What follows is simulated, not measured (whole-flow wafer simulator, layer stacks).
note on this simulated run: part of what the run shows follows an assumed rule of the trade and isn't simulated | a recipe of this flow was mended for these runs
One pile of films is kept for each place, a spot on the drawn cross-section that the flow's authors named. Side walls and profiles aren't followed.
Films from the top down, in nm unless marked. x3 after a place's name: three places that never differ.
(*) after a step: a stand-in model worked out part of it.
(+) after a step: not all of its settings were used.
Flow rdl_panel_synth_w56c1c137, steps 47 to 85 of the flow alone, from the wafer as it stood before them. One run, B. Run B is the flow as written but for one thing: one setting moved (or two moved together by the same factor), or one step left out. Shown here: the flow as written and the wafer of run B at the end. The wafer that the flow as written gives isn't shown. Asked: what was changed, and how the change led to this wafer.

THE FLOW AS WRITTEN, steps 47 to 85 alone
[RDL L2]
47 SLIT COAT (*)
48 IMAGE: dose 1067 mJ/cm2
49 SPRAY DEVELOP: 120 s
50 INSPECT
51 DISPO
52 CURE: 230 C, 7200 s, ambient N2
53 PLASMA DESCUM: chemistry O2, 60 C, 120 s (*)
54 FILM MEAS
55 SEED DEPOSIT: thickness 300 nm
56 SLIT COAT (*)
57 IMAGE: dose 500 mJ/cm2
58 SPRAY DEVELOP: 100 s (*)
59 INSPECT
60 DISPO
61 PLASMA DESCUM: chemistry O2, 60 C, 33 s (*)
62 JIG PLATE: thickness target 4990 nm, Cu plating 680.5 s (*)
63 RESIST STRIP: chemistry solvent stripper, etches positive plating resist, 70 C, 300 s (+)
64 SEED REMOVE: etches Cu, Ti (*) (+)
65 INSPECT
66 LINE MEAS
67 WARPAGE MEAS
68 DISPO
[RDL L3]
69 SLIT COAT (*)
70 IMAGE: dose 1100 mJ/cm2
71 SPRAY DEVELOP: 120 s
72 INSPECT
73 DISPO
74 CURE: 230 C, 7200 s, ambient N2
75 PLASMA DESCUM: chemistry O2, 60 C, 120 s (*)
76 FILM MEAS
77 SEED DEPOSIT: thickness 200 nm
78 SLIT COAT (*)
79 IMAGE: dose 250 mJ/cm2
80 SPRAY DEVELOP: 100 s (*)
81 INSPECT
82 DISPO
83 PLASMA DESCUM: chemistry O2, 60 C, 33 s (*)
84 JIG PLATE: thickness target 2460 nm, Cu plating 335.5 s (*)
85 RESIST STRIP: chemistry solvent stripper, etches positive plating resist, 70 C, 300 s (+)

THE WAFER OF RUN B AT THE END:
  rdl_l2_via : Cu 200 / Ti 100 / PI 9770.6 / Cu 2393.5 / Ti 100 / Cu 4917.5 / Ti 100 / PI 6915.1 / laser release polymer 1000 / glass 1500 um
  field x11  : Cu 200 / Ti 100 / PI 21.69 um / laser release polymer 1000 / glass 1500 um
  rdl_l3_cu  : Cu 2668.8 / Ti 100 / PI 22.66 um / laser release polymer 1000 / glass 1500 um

The cause: step 62, JIG PLATE: Cu plating 337.5 s was run, where the flow has Cu plating 680.5 s.

How the change led to this, step by step:
  62 JIG PLATE: thickness target 4990 nm, Cu plating 680.5 s (*)
      rdl_l2_cu, rdl_l2_land, rdl_l2_via, rdl_l2_rim, rdl_l3_land, rdl_l3_via: Cu +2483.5 (as written it would be: Cu +5007.5)
  69 SLIT COAT (*)
      rdl_l2_space: PI +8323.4 (as written it would be: PI +10.31 um)
      rdl_l2_via: PI +9770.6 (new film) (as written it would be: PI +11.04 um (new film))
      (and at 24 more places)
  78 SLIT COAT (*)
      rdl_l2_cu: ILINE-POS-THICK-GRADE-A +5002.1 (new film) (as written it would be: ILINE-POS-THICK-GRADE-A +5163.2 (new film))
      rdl_l2_space: ILINE-POS-THICK-GRADE-A +5191.1 (new film) (as written it would be: ILINE-POS-THICK-GRADE-A +5535.4 (new film))
      (and at 7 more places)
  80 SPRAY DEVELOP: 100 s (*)
      rdl_l3_cu: ILINE-POS-THICK-GRADE-A -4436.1 (all of it) (as written it would be: ILINE-POS-THICK-GRADE-A -4624.3 (all of it))
      rdl_l3_land: ILINE-POS-THICK-GRADE-A -3054.9 (all of it) (as written it would be: ILINE-POS-THICK-GRADE-A -2880.1 (all of it))
      (and at 1 more place)
  85 RESIST STRIP: chemistry solvent stripper, etches positive plating resist, 70 C, 300 s (+)
      rdl_l2_cu: ILINE-POS-THICK-GRADE-A -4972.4 (all of it) (as written it would be: ILINE-POS-THICK-GRADE-A -5133.5 (all of it))
      rdl_l2_space: ILINE-POS-THICK-GRADE-A -5161.4 (all of it) (as written it would be: ILINE-POS-THICK-GRADE-A -5505.7 (all of it))
      (and at 4 more places)
